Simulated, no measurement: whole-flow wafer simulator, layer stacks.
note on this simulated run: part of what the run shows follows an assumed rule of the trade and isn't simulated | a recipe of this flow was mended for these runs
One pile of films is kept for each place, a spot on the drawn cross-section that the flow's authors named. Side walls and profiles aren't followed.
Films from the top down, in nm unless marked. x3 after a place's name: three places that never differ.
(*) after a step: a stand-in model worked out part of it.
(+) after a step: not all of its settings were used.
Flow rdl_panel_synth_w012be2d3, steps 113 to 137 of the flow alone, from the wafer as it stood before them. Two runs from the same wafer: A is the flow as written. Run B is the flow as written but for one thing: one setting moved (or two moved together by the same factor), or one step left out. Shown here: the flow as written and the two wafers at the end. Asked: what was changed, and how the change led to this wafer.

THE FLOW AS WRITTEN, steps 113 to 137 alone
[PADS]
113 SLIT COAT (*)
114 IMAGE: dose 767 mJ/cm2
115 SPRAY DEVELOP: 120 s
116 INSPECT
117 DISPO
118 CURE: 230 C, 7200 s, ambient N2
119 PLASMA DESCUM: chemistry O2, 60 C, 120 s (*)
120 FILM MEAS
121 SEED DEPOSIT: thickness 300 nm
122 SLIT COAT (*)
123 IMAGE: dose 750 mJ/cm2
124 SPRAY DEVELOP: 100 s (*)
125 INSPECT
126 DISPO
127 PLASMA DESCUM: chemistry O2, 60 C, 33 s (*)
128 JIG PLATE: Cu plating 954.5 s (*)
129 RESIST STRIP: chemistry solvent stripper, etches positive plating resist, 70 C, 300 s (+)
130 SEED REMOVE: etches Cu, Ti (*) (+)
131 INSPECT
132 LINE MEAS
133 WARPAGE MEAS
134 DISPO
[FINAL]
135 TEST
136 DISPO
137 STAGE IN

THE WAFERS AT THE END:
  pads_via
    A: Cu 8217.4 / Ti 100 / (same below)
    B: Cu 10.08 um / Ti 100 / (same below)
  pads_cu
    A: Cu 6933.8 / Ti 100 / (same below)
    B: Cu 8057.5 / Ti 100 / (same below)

The cause: step 128, JIG PLATE: Cu plating 1107 s was run, where the flow has Cu plating 954.5 s.

How the change led to this, step by step:
  128 JIG PLATE: Cu plating 954.5 s (*)
      pads_via: A Cu +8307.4 | B Cu +10.17 um
      pads_cu, pads_land: A Cu +7023.8 | B Cu +8147.5
